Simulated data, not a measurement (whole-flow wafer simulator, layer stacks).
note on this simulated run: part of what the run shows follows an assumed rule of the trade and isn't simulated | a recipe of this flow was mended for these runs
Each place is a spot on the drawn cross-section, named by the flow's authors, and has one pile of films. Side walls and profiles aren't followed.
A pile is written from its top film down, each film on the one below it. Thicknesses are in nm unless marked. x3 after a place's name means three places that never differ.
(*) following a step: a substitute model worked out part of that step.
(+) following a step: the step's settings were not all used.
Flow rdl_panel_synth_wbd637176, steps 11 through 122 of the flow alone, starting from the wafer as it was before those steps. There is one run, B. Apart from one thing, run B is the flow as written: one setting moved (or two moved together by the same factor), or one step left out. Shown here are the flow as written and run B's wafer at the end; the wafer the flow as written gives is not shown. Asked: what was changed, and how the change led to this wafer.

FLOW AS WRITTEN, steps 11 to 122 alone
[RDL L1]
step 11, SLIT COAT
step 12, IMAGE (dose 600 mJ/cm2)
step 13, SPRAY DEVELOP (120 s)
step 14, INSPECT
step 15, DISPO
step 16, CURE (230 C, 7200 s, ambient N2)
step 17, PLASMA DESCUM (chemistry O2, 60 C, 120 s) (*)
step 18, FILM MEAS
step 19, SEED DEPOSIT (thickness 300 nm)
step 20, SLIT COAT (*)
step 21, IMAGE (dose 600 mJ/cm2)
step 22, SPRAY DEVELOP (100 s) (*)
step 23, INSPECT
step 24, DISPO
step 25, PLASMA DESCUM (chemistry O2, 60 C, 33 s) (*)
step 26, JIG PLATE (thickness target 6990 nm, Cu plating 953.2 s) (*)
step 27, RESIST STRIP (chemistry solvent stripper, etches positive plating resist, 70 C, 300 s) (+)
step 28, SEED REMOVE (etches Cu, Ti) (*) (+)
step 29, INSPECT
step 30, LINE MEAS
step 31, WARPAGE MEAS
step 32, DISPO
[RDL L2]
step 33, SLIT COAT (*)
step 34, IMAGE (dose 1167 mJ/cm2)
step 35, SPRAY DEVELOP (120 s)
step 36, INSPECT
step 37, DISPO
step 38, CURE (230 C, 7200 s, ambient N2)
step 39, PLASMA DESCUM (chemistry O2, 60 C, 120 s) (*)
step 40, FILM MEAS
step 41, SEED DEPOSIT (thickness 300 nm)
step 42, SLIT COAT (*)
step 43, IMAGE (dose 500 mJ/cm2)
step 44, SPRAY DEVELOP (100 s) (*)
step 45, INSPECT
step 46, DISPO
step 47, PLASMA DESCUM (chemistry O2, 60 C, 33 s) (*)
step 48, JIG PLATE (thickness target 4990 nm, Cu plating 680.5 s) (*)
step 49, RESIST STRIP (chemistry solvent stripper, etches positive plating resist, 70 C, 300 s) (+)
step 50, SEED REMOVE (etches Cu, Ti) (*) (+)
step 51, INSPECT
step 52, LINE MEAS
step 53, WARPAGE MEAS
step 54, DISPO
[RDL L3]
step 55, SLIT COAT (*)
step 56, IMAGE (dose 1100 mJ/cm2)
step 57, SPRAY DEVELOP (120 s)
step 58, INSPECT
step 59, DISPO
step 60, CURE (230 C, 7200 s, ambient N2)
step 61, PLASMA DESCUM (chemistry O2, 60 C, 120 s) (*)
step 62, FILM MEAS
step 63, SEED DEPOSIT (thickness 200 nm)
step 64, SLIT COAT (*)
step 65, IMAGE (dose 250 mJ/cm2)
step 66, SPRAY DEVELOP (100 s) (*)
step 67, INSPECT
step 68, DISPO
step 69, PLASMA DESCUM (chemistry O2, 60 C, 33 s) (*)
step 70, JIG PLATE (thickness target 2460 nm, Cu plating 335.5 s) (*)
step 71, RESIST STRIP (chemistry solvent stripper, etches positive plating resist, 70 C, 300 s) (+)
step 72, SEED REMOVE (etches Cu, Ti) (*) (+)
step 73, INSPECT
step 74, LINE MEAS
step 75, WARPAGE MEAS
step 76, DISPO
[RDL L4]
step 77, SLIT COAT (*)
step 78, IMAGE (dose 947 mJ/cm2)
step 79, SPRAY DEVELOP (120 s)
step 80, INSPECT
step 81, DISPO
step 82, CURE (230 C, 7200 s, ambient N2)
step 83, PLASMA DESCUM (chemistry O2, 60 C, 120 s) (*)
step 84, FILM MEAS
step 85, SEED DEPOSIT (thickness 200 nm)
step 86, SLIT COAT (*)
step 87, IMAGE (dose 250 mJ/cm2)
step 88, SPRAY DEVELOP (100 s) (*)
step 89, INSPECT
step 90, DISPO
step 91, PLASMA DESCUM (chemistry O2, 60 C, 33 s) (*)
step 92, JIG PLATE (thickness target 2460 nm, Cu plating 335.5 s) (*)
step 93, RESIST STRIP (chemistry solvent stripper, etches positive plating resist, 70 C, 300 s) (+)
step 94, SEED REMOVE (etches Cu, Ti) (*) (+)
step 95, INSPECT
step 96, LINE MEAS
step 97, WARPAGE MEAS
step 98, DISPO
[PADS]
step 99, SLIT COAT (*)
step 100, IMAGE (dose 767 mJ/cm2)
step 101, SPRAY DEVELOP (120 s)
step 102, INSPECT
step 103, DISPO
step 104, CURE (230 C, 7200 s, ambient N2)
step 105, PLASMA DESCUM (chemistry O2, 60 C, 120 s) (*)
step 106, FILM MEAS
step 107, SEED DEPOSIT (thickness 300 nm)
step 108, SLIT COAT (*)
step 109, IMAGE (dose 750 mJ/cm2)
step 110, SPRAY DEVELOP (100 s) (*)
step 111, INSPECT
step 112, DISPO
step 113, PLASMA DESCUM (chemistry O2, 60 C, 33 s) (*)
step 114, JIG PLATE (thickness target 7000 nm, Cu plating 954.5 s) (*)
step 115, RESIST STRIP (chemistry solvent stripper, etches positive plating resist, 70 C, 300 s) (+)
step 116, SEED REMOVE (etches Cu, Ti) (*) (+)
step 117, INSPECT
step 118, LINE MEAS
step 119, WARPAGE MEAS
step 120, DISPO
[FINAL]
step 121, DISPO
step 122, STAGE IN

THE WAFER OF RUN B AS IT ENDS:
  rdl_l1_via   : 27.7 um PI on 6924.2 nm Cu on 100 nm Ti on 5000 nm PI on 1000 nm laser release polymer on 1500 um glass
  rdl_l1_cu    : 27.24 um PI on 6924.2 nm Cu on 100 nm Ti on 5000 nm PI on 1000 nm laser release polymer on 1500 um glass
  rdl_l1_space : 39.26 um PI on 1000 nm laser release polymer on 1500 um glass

What caused this: step 13, SPRAY DEVELOP: 120 s, was omitted.

How this came from the change, step by step:
  step 20, SLIT COAT (*)
      rdl_l1_cu: +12 um ILINE-POS-THICK-GRADE-A (new film) (it would be, as written: +10.42 um ILINE-POS-THICK-GRADE-A (new film))
      rdl_l1_space: +12 um ILINE-POS-THICK-GRADE-A (new film) (it would be, as written: +10.94 um ILINE-POS-THICK-GRADE-A (new film))
      (as well as at 1 more place)
  step 22, SPRAY DEVELOP (100 s) (*)
      rdl_l1_cu: -12 um ILINE-POS-THICK-GRADE-A (all of it) (it would be, as written: -10.42 um ILINE-POS-THICK-GRADE-A (all of it))
      rdl_l1_via: -12 um ILINE-POS-THICK-GRADE-A (all of it) (it would be, as written: -13.83 um ILINE-POS-THICK-GRADE-A (all of it))
  step 27, RESIST STRIP (chemistry solvent stripper, etches positive plating resist, 70 C, 300 s) (+)
      rdl_l1_space: -11.97 um ILINE-POS-THICK-GRADE-A (all of it) (it would be, as written: -10.91 um ILINE-POS-THICK-GRADE-A (all of it))
  step 33, SLIT COAT (*)
      rdl_l1_cu: +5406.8 PI (new film) (it would be, as written: +4815.5 PI (new film))
      rdl_l1_space: +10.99 um PI (it would be, as written: +10.38 um PI)
      (as well as at 1 more place)
  step 42, SLIT COAT (*)
      rdl_l1_via: +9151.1 ILINE-POS-THICK-GRADE-A (new film) (it would be, as written: +10.08 um ILINE-POS-THICK-GRADE-A (new film))
      rdl_l1_cu: +9750.6 ILINE-POS-THICK-GRADE-A (new film) (it would be, as written: +9269.6 ILINE-POS-THICK-GRADE-A (new film))
      (as well as at 1 more place)
  step 49, RESIST STRIP (chemistry solvent stripper, etches positive plating resist, 70 C, 300 s) (+)
      rdl_l1_via: -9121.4 ILINE-POS-THICK-GRADE-A (all of it) (it would be, as written: -10.05 um ILINE-POS-THICK-GRADE-A (all of it))
      rdl_l1_cu: -9720.9 ILINE-POS-THICK-GRADE-A (all of it) (it would be, as written: -9239.9 ILINE-POS-THICK-GRADE-A (all of it))
      (as well as at 1 more place)
  step 55, SLIT COAT (*)
      rdl_l1_cu: +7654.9 PI (it would be, as written: +7258.6 PI)
      rdl_l1_space: +8803.7 PI (it would be, as written: +8409.5 PI)
      (as well as at 1 more place)
  step 64, SLIT COAT (*)
      rdl_l1_cu: +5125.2 ILINE-POS-THICK-GRADE-A (new film) (it would be, as written: +4881.9 ILINE-POS-THICK-GRADE-A (new film))
      rdl_l1_space: +5345.3 ILINE-POS-THICK-GRADE-A (new film) (it would be, as written: +5109.9 ILINE-POS-THICK-GRADE-A (new film))
      (as well as at 1 more place)
  step 71, RESIST STRIP (chemistry solvent stripper, etches positive plating resist, 70 C, 300 s) (+)
      rdl_l1_cu: -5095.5 ILINE-POS-THICK-GRADE-A (all of it) (it would be, as written: -4852.2 ILINE-POS-THICK-GRADE-A (all of it))
      rdl_l1_space: -5315.6 ILINE-POS-THICK-GRADE-A (all of it) (it would be, as written: -5080.2 ILINE-POS-THICK-GRADE-A (all of it))
      (as well as at 1 more place)
  step 77, SLIT COAT (*)
      rdl_l1_cu: +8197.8 PI (it would be, as written: +7979.2 PI)
      rdl_l1_space: +8435.5 PI (it would be, as written: +8225.4 PI)
      (as well as at 1 more place)
  step 86, SLIT COAT (*)
      rdl_l1_cu: +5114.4 ILINE-POS-THICK-GRADE-A (new film) (it would be, as written: +4982.5 ILINE-POS-THICK-GRADE-A (new film))
      rdl_l1_space: +5155.1 ILINE-POS-THICK-GRADE-A (new film) (it would be, as written: +5029.9 ILINE-POS-THICK-GRADE-A (new film))
      (as well as at 1 more place)
  step 93, RESIST STRIP (chemistry solvent stripper, etches positive plating resist, 70 C, 300 s) (+)
      rdl_l1_cu: -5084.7 ILINE-POS-THICK-GRADE-A (all of it) (it would be, as written: -4952.8 ILINE-POS-THICK-GRADE-A (all of it))
      rdl_l1_space: -5125.4 ILINE-POS-THICK-GRADE-A (all of it) (it would be, as written: -5000.2 ILINE-POS-THICK-GRADE-A (all of it))
      (as well as at 1 more place)
  step 99, SLIT COAT (*)
      rdl_l1_via: +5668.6 PI (it would be, as written: +5880.7 PI)
  step 108, SLIT COAT (*)
      rdl_l1_cu: +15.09 um ILINE-POS-THICK-GRADE-A (new film) (it would be, as written: +15 um ILINE-POS-THICK-GRADE-A (new film))
      rdl_l1_space: +15.1 um ILINE-POS-THICK-GRADE-A (new film) (it would be, as written: +15.01 um ILINE-POS-THICK-GRADE-A (new film))
      (as well as at 1 more place)
  step 115, RESIST STRIP (chemistry solvent stripper, etches positive plating resist, 70 C, 300 s) (+)
      rdl_l1_cu: -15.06 um ILINE-POS-THICK-GRADE-A (all of it) (it would be, as written: -14.97 um ILINE-POS-THICK-GRADE-A (all of it))
      rdl_l1_space: -15.07 um ILINE-POS-THICK-GRADE-A (all of it) (it would be, as written: -14.98 um ILINE-POS-THICK-GRADE-A (all of it))
      (as well as at 1 more place)
